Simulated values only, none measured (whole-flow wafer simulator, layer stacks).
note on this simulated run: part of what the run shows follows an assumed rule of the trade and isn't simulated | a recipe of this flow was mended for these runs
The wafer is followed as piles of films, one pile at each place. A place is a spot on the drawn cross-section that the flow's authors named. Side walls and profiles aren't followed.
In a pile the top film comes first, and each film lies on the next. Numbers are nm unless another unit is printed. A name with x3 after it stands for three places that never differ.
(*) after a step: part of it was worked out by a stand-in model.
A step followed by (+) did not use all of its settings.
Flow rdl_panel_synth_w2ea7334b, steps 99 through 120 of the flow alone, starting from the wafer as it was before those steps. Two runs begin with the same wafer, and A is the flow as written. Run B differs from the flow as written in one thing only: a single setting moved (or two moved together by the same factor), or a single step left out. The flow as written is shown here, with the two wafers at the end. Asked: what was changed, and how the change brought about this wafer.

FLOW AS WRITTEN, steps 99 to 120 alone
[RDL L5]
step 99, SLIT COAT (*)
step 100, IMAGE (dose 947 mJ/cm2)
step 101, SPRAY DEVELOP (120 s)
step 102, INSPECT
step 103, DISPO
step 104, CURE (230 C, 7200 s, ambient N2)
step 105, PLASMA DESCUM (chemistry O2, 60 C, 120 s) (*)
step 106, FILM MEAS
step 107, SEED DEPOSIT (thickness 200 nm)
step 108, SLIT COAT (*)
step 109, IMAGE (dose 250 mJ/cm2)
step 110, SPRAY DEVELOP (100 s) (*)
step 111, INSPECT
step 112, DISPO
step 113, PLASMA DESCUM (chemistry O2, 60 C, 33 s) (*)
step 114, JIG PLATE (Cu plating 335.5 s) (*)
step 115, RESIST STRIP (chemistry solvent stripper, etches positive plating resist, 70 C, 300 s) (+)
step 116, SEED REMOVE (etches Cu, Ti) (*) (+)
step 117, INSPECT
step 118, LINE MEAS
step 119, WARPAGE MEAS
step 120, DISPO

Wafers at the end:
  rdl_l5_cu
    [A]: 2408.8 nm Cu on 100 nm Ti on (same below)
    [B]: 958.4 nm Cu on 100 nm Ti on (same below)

What caused this: step 114, JIG PLATE: Cu plating 138.4 s was run, though the flow has Cu plating 335.5 s.

The path from the change to this, step by step:
  step 114, JIG PLATE (Cu plating 335.5 s) (*)
      rdl_l5_cu, rdl_l5_land, rdl_l5_via, pads_land x2: A Cu gains 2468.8 | B Cu gains 1018.4
